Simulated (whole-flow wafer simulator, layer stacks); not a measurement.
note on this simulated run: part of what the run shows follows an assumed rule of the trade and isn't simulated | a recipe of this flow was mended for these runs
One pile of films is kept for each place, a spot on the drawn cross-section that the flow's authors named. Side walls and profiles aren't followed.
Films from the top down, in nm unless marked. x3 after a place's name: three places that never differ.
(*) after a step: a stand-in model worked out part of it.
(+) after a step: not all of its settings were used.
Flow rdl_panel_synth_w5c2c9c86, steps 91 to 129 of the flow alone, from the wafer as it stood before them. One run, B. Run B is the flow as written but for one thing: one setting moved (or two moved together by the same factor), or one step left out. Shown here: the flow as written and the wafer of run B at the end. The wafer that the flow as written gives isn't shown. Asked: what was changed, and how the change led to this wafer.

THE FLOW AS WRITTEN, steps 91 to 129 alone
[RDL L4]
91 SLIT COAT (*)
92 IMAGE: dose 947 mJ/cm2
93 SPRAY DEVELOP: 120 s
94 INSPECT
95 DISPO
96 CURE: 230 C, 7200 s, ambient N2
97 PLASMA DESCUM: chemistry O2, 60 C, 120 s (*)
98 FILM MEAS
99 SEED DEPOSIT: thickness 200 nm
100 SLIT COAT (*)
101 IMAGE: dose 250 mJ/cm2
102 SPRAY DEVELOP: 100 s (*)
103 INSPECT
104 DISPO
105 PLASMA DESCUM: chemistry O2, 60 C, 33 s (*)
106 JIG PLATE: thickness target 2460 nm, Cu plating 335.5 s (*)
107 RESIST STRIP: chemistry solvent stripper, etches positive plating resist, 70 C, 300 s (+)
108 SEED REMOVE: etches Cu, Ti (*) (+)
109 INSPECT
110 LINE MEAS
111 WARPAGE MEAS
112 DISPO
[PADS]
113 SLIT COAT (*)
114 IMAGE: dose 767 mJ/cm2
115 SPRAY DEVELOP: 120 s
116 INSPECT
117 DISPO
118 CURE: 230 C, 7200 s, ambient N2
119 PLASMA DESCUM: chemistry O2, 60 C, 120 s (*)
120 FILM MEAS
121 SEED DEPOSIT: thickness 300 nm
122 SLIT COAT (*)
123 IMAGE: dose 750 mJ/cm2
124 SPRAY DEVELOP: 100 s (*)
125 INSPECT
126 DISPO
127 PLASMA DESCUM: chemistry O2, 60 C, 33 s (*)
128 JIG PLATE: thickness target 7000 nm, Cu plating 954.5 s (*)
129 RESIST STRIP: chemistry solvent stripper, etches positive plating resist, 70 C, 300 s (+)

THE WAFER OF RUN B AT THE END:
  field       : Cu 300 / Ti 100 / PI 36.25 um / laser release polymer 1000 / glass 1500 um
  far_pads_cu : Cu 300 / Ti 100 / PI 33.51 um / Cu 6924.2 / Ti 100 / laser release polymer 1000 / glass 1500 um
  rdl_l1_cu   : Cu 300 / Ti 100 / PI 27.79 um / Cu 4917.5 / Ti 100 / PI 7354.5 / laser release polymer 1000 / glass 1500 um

The cause: step 106, JIG PLATE: Cu plating 260 s was run, where the flow has Cu plating 335.5 s.

How the change led to this, step by step:
  106 JIG PLATE: thickness target 2460 nm, Cu plating 335.5 s (*)
      rdl_l4_cu, rdl_l4_land, rdl_l4_via, pads_land, pads_via: Cu +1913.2 (as written it would be: Cu +2468.8)
  113 SLIT COAT (*)
      field: PI +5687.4 (as written it would be: PI +5893.8)
      far_pads_cu: PI +5638.2 (as written it would be: PI +5844.2)
      (and at 20 more places)
  122 SLIT COAT (*)
      rdl_l2_land: ILINE-POS-THICK-GRADE-A +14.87 um (new film) (as written it would be: ILINE-POS-THICK-GRADE-A +14.88 um (new film))
      rdl_l4_cu: ILINE-POS-THICK-GRADE-A +14.94 um (new film) (as written it would be: ILINE-POS-THICK-GRADE-A +15.12 um (new film))
      (and at 7 more places)
  124 SPRAY DEVELOP: 100 s (*)
      pads_cu: ILINE-POS-THICK-GRADE-A -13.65 um (all of it) (as written it would be: ILINE-POS-THICK-GRADE-A -13.68 um (all of it))
      pads_land: ILINE-POS-THICK-GRADE-A -13.16 um (all of it) (as written it would be: ILINE-POS-THICK-GRADE-A -13.11 um (all of it))
      (and at 1 more place)
  128 JIG PLATE: thickness target 7000 nm, Cu plating 954.5 s (*)
      pads_via: Au/Ni/Cu +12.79 um (new film) (as written it would be: Au/Ni/Cu +12.72 um (new film))
  129 RESIST STRIP: chemistry solvent stripper, etches positive plating resist, 70 C, 300 s (+)
      rdl_l2_cu: ILINE-POS-THICK-GRADE-A -15.1 um (all of it) (as written it would be: ILINE-POS-THICK-GRADE-A -15.09 um (all of it))
      rdl_l2_land: ILINE-POS-THICK-GRADE-A -14.84 um (all of it) (as written it would be: ILINE-POS-THICK-GRADE-A -14.85 um (all of it))
      (and at 5 more places)
